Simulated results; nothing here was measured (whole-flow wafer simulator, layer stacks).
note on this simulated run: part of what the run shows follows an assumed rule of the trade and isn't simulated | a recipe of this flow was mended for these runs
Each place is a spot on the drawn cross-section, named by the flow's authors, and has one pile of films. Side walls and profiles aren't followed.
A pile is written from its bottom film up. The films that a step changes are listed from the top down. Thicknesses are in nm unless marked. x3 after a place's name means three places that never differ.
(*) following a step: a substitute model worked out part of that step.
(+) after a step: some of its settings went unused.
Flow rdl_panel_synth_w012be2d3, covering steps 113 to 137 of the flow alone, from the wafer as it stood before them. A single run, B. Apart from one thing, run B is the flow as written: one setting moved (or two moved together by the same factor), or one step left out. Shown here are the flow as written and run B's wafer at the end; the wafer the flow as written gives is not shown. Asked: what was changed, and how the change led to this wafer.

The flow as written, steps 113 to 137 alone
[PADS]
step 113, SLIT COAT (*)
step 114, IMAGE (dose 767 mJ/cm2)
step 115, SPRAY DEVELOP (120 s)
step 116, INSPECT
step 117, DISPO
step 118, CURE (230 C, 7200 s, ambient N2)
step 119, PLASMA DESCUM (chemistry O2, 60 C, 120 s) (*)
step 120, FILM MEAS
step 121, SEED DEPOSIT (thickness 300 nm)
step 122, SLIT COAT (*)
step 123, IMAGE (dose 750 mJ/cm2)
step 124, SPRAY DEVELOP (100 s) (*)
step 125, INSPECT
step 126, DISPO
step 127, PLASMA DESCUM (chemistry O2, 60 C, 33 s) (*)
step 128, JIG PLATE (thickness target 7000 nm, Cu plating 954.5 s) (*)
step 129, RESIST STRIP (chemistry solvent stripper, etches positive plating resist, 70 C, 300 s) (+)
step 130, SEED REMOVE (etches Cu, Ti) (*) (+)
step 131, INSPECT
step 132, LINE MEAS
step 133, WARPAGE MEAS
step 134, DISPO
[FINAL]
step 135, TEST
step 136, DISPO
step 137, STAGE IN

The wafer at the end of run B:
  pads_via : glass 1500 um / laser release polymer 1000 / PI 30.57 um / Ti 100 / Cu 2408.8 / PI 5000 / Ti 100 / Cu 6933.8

What caused this: step 115, SPRAY DEVELOP: 120 s, was not run.

How this came from the change, step by step:
  step 122, SLIT COAT (*)
      pads_cu: ILINE-POS-THICK-GRADE-A gains 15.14 um (new film) (as written it would have been: ILINE-POS-THICK-GRADE-A gains 13.68 um (new film))
      pads_space: ILINE-POS-THICK-GRADE-A gains 15.4 um (new film) (as written it would have been: ILINE-POS-THICK-GRADE-A gains 14.2 um (new film))
      (and at 2 other places as well)
  step 124, SPRAY DEVELOP (100 s) (*)
      pads_cu: ILINE-POS-THICK-GRADE-A loses 15.14 um (all of it) (as written it would have been: ILINE-POS-THICK-GRADE-A loses 13.68 um (all of it))
      pads_land: ILINE-POS-THICK-GRADE-A loses 14.77 um (all of it) (as written it would have been: ILINE-POS-THICK-GRADE-A loses 13.11 um (all of it))
      (and at 1 other place as well)
  step 128, JIG PLATE (thickness target 7000 nm, Cu plating 954.5 s) (*)
      pads_via: Cu gains 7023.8 (as written it would have been: Cu gains 8307.4)
  step 129, RESIST STRIP (chemistry solvent stripper, etches positive plating resist, 70 C, 300 s) (+)
      pads_space: ILINE-POS-THICK-GRADE-A loses 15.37 um (all of it) (as written it would have been: ILINE-POS-THICK-GRADE-A loses 14.17 um (all of it))
With metal films that touch counted as one body, pads_via has 2 bodies (between them, from the top down: PI 5000); the flow as written gives 1 body.
